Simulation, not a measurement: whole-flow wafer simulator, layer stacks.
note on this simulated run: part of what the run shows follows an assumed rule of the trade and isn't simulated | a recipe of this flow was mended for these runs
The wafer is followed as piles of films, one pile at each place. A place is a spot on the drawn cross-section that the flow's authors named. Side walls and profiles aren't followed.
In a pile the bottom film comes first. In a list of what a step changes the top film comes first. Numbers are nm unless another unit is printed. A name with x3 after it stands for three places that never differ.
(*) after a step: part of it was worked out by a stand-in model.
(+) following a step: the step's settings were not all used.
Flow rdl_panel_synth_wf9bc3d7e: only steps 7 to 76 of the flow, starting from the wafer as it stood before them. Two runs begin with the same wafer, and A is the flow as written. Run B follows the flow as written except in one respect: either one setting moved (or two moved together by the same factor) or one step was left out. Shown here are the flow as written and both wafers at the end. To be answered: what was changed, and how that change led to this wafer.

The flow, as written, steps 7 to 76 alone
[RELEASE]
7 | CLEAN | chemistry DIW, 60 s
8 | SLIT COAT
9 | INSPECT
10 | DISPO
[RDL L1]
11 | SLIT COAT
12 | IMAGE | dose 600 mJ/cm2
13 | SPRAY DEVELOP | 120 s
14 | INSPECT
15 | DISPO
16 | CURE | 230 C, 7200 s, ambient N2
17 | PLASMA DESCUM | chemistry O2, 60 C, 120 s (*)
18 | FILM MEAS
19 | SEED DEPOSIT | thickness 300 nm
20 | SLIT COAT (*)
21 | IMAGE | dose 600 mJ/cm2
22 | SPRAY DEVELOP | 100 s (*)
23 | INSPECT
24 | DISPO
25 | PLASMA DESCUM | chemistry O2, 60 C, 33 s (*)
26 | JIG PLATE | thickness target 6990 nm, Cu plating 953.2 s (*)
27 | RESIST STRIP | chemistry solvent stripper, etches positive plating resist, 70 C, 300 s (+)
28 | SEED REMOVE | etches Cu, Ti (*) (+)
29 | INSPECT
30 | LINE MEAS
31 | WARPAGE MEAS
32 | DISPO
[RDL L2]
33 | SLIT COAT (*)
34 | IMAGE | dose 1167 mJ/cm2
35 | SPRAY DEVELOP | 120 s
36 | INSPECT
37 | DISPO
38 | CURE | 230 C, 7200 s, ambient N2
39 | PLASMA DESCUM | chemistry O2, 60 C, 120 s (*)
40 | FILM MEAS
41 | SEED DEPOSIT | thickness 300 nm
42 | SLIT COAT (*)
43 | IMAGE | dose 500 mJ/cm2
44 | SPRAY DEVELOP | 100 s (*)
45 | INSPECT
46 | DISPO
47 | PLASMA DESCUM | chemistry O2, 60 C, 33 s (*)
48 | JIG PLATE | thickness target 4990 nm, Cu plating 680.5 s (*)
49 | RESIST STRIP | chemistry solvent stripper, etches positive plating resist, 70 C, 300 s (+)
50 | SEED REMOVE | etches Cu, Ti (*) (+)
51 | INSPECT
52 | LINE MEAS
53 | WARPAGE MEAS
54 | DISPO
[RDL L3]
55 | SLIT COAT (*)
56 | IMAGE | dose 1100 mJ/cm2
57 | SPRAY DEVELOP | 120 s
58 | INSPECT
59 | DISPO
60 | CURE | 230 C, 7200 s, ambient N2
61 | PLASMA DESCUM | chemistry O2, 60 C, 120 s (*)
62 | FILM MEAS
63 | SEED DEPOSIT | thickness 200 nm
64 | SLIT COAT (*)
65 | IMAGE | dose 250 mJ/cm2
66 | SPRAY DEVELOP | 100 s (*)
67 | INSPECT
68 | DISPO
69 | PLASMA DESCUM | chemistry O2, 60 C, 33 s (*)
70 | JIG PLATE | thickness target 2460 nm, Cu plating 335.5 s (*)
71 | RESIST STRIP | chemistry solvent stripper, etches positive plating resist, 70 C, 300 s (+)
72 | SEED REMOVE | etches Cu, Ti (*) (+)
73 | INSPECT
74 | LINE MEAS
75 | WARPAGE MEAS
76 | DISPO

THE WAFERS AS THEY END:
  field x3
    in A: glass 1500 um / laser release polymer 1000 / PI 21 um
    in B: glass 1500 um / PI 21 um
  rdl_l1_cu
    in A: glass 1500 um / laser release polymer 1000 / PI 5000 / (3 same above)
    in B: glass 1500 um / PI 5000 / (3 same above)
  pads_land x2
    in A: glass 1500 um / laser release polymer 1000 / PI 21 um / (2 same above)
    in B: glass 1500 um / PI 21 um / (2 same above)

Cause: step 8, SLIT COAT, was not run.

The path from the change to this, step by step:
  (no step that both runs have acts differently)
